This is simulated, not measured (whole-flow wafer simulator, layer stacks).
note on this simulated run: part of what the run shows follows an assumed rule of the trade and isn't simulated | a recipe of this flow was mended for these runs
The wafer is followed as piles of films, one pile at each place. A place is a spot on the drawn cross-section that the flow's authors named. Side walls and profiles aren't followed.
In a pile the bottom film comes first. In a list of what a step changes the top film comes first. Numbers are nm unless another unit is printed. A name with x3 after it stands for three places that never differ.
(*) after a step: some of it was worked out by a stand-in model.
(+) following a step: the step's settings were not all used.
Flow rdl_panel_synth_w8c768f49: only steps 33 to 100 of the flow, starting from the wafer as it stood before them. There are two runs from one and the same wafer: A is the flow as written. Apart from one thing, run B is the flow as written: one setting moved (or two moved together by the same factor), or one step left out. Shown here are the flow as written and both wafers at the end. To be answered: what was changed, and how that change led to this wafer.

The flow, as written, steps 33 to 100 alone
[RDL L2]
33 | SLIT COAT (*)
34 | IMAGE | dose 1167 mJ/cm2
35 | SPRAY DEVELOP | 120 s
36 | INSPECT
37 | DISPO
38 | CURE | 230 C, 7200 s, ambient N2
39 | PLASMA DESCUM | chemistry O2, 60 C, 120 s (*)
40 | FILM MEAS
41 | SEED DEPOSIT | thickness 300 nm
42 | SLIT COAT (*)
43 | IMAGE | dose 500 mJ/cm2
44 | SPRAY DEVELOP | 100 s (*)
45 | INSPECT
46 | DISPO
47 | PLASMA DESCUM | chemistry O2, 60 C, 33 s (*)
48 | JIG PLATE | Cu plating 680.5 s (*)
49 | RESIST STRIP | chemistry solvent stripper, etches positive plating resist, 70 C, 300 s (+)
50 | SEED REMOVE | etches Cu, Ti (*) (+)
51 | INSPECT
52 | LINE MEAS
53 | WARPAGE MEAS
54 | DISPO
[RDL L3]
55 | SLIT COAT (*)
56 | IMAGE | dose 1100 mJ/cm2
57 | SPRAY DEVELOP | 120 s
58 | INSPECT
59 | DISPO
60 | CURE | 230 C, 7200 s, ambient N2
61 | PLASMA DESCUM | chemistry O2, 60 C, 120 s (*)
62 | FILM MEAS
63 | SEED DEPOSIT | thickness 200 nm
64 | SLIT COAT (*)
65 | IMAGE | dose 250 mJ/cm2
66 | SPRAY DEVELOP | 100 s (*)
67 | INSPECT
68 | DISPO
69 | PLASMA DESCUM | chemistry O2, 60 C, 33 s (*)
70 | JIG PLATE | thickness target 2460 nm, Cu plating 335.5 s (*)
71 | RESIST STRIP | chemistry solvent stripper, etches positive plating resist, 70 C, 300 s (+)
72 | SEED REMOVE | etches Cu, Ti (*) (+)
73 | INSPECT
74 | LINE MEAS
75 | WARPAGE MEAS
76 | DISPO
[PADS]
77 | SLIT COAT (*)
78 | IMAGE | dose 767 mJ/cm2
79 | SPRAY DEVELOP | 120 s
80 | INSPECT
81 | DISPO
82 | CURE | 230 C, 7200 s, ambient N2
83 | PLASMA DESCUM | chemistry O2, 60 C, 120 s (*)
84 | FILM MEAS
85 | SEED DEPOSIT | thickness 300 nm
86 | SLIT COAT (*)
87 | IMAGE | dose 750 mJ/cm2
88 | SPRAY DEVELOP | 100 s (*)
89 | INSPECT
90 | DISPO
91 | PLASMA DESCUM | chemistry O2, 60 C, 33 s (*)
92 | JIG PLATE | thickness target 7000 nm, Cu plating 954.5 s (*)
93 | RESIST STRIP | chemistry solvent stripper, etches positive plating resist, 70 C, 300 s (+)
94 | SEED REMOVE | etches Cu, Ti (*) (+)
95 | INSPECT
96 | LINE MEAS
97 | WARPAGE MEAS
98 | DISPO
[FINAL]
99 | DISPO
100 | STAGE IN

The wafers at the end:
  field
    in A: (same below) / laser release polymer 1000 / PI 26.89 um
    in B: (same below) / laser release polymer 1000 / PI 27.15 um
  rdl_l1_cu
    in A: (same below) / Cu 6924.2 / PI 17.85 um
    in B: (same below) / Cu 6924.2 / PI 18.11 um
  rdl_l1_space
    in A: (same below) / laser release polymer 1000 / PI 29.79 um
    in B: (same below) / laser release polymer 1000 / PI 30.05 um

The reason: step 48, JIG PLATE: Cu plating 789.4 s was run, though the flow has Cu plating 680.5 s.

Step by step, how the change led to this:
  48 | JIG PLATE | Cu plating 680.5 s (*)
      rdl_l2_cu, rdl_l2_land, rdl_l2_via, rdl_l2_rim, rdl_l3_land, rdl_l3_via: A Cu gains 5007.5 | B Cu gains 5808.9
  55 | SLIT COAT (*)
      rdl_l3_cu, rdl_l3_space: A PI gains 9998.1 | B PI gains 10.63 um
      field, pads_cu, pads_space, pads_land, pads_via: A PI gains 7936.4 | B PI gains 8196.6
      (and at 7 other places as well)
  64 | SLIT COAT (*)
      rdl_l1_rim: A ILINE-POS-THICK-GRADE-A gains 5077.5 (new film) | B ILINE-POS-THICK-GRADE-A gains 5209.1 (new film)
      rdl_l2_via: A ILINE-POS-THICK-GRADE-A gains 4385.9 (new film) | B ILINE-POS-THICK-GRADE-A gains 4141.9 (new film)
  71 | RESIST STRIP | chemistry solvent stripper, etches positive plating resist, 70 C, 300 s (+)
      rdl_l1_rim: A ILINE-POS-THICK-GRADE-A loses 5047.8 (all of it) | B ILINE-POS-THICK-GRADE-A loses 5179.4 (all of it)
      rdl_l2_via: A ILINE-POS-THICK-GRADE-A loses 4356.2 (all of it) | B ILINE-POS-THICK-GRADE-A loses 4112.2 (all of it)
  77 | SLIT COAT (*)
      rdl_l1_rim: A PI gains 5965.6 | B PI gains 6093.1
      rdl_l2_via: A PI gains 5347.6 | B PI gains 5117.9
      (and at 1 other place as well)
  86 | SLIT COAT (*)
      rdl_l1_cu: A ILINE-POS-THICK-GRADE-A gains 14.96 um (new film) | B ILINE-POS-THICK-GRADE-A gains 14.97 um (new film)
      rdl_l1_space: A ILINE-POS-THICK-GRADE-A gains 15.05 um (new film) | B ILINE-POS-THICK-GRADE-A gains 15.04 um (new film)
      (and at 9 other places as well)
  93 | RESIST STRIP | chemistry solvent stripper, etches positive plating resist, 70 C, 300 s (+)
      rdl_l1_cu: A ILINE-POS-THICK-GRADE-A loses 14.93 um (all of it) | B ILINE-POS-THICK-GRADE-A loses 14.94 um (all of it)
      rdl_l2_cu: A ILINE-POS-THICK-GRADE-A loses 15.28 um (all of it) | B ILINE-POS-THICK-GRADE-A loses 15.35 um (all of it)
      (and at 8 other places as well)
